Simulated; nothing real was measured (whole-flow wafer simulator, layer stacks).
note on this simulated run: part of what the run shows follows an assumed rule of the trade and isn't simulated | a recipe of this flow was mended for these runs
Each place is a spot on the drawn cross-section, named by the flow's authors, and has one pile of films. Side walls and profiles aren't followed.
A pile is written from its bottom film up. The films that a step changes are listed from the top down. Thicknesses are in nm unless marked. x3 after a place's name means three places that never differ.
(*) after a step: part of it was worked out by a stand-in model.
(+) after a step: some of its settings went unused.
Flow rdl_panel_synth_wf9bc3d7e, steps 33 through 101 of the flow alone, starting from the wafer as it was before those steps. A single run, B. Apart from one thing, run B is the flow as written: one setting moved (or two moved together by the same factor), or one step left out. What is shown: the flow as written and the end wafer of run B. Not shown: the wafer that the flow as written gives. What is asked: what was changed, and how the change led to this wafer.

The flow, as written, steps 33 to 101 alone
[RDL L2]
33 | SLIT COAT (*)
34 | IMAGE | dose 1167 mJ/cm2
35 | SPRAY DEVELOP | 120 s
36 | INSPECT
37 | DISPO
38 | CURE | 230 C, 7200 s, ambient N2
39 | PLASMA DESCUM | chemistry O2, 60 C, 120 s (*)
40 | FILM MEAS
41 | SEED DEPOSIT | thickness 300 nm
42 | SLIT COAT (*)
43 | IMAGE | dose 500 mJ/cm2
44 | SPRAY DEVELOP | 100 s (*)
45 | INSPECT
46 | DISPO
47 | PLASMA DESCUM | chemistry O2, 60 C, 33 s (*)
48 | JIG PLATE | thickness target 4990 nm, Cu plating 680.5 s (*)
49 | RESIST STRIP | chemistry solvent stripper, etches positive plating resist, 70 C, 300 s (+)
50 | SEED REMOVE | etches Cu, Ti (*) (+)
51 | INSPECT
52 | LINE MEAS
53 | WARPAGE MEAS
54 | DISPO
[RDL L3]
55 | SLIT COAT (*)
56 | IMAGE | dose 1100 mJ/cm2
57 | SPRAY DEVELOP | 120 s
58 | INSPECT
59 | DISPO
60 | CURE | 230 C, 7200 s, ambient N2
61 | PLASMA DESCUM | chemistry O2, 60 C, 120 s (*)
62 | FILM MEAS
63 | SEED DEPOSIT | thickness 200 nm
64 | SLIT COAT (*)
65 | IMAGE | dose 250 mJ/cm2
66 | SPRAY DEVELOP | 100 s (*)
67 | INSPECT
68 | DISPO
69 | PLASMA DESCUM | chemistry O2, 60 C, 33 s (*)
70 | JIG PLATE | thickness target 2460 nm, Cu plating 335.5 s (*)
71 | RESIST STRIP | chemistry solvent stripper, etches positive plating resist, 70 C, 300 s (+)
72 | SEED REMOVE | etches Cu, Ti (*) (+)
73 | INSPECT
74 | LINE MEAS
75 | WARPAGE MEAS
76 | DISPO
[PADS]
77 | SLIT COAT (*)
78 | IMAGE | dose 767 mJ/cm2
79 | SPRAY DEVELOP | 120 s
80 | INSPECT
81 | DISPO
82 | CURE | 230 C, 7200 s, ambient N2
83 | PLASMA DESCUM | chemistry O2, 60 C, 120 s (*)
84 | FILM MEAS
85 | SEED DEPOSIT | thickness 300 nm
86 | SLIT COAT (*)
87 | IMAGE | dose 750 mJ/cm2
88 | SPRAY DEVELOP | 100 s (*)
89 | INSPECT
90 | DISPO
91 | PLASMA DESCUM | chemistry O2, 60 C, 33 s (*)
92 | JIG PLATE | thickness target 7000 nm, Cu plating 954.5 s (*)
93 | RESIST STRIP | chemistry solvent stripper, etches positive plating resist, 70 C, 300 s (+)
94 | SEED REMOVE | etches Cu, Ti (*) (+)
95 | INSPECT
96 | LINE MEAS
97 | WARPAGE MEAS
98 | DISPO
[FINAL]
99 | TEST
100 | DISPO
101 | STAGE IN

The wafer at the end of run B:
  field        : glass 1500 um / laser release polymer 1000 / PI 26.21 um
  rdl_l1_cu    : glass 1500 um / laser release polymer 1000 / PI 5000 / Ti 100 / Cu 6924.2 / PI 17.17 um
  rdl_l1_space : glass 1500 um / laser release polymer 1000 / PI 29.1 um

The reason: step 48, JIG PLATE: Cu plating 374.3 s was run, while the flow as written has Cu plating 680.5 s.

Step by step, how the change led to this:
  48 | JIG PLATE | thickness target 4990 nm, Cu plating 680.5 s (*)
      rdl_l2_cu, rdl_l2_land, rdl_l2_via, rdl_l2_rim, rdl_l3_land, rdl_l3_via: Cu gains 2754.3 (in the flow as written it would be: Cu gains 5007.5)
  55 | SLIT COAT (*)
      rdl_l2_space: PI gains 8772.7 (in the flow as written it would be: PI gains 10.58 um)
      rdl_l2_via: PI gains 9601.5 (new film) (in the flow as written it would be: PI gains 10.74 um (new film))
      (also at 14 further places)
  64 | SLIT COAT (*)
      rdl_l2_cu: ILINE-POS-THICK-GRADE-A gains 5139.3 (new film) (in the flow as written it would be: ILINE-POS-THICK-GRADE-A gains 5291.3 (new film))
      rdl_l2_space: ILINE-POS-THICK-GRADE-A gains 5332.6 (new film) (in the flow as written it would be: ILINE-POS-THICK-GRADE-A gains 5624.6 (new film))
      (also at 7 further places)
  66 | SPRAY DEVELOP | 100 s (*)
      rdl_l3_cu: ILINE-POS-THICK-GRADE-A loses 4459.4 (all of it) (in the flow as written it would be: ILINE-POS-THICK-GRADE-A loses 4624.3 (all of it))
      rdl_l3_land: ILINE-POS-THICK-GRADE-A loses 3033.3 (all of it) (in the flow as written it would be: ILINE-POS-THICK-GRADE-A loses 2880.1 (all of it))
      (also at 1 further place)
  71 | RESIST STRIP | chemistry solvent stripper, etches positive plating resist, 70 C, 300 s (+)
      rdl_l2_cu: ILINE-POS-THICK-GRADE-A loses 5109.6 (all of it) (in the flow as written it would be: ILINE-POS-THICK-GRADE-A loses 5261.6 (all of it))
      rdl_l2_space: ILINE-POS-THICK-GRADE-A loses 5302.9 (all of it) (in the flow as written it would be: ILINE-POS-THICK-GRADE-A loses 5594.9 (all of it))
      (also at 4 further places)
  77 | SLIT COAT (*)
      rdl_l2_cu: PI gains 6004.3 (in the flow as written it would be: PI gains 6131.9)
      rdl_l2_space: PI gains 6205.8 (in the flow as written it would be: PI gains 6474.9)
      (also at 7 further places)
  86 | SLIT COAT (*)
      rdl_l2_cu: ILINE-POS-THICK-GRADE-A gains 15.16 um (new film) (in the flow as written it would be: ILINE-POS-THICK-GRADE-A gains 15.31 um (new film))
      rdl_l2_space: ILINE-POS-THICK-GRADE-A gains 15.16 um (new film) (in the flow as written it would be: ILINE-POS-THICK-GRADE-A gains 15.33 um (new film))
      (also at 8 further places)
  93 | RESIST STRIP | chemistry solvent stripper, etches positive plating resist, 70 C, 300 s (+)
      rdl_l2_cu: ILINE-POS-THICK-GRADE-A loses 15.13 um (all of it) (in the flow as written it would be: ILINE-POS-THICK-GRADE-A loses 15.28 um (all of it))
      rdl_l2_space: ILINE-POS-THICK-GRADE-A loses 15.13 um (all of it) (in the flow as written it would be: ILINE-POS-THICK-GRADE-A loses 15.3 um (all of it))
      (also at 8 further places)
